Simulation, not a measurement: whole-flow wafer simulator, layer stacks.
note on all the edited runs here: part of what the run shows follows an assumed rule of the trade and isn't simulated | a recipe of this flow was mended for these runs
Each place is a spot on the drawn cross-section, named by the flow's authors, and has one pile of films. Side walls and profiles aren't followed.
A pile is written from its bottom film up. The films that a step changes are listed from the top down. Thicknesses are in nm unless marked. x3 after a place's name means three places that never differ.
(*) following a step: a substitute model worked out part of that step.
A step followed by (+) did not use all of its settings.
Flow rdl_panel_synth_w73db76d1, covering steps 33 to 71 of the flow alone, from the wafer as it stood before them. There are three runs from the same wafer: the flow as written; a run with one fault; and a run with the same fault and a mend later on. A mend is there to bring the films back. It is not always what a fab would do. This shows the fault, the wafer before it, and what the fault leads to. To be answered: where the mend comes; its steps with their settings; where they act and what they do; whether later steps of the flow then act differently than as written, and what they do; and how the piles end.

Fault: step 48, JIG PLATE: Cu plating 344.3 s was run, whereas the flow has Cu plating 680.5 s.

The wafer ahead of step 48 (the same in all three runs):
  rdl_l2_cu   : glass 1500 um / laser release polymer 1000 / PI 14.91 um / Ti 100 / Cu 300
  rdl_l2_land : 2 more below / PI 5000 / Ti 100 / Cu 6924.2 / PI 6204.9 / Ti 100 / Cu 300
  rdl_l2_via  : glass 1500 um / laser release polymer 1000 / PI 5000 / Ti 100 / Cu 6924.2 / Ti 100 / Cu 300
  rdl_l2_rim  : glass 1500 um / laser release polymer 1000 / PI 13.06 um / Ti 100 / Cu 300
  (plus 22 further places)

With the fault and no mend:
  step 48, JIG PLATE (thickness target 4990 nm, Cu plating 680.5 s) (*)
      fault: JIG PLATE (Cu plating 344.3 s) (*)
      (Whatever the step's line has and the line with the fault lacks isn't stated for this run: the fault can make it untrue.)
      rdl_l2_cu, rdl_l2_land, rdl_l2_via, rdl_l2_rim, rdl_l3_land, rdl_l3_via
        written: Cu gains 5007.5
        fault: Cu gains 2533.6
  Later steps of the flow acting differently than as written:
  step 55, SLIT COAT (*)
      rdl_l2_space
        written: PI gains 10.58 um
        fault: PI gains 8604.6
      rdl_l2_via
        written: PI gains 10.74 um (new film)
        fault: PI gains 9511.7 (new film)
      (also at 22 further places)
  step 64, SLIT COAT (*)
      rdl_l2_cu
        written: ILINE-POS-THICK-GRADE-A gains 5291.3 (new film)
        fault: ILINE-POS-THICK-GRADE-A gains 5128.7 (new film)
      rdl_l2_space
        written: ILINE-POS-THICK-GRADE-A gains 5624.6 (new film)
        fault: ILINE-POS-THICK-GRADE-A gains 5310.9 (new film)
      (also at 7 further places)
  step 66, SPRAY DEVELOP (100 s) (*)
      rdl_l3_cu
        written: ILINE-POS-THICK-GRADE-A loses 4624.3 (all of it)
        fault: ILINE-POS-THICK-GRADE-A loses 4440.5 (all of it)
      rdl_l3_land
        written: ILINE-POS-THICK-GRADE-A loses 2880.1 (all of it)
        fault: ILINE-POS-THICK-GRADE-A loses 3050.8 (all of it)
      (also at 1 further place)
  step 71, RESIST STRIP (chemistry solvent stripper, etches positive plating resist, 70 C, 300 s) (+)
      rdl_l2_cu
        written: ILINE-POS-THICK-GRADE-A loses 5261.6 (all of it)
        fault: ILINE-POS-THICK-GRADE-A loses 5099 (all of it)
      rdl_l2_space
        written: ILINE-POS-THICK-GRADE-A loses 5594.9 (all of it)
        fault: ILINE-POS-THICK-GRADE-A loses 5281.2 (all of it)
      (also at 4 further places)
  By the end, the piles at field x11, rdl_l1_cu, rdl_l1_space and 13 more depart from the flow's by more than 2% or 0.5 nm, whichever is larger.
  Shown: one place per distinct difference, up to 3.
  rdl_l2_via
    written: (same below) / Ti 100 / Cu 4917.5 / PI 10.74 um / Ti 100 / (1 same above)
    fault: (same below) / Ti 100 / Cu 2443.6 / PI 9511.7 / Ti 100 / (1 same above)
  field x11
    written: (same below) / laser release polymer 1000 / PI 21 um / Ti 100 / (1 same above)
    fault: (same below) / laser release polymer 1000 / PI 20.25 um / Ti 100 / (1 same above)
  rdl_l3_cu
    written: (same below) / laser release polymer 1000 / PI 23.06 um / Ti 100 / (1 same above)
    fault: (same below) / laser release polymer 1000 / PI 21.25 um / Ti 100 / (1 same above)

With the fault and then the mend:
  The mend stands after step 48.
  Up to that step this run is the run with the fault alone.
  step 48a, JIG PLATE (Cu plating 336.2 s) (*) (a further turn of the flow's step 48, with different settings)
      rdl_l2_cu, rdl_l2_land, rdl_l2_via, rdl_l2_rim, rdl_l3_land, rdl_l3_via
        Cu gains 2474
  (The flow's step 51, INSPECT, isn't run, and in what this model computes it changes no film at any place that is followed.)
  Later steps of the flow that are run all act as written at every place that is followed.
  At every place that both follow, the piles at the end match the flow's.
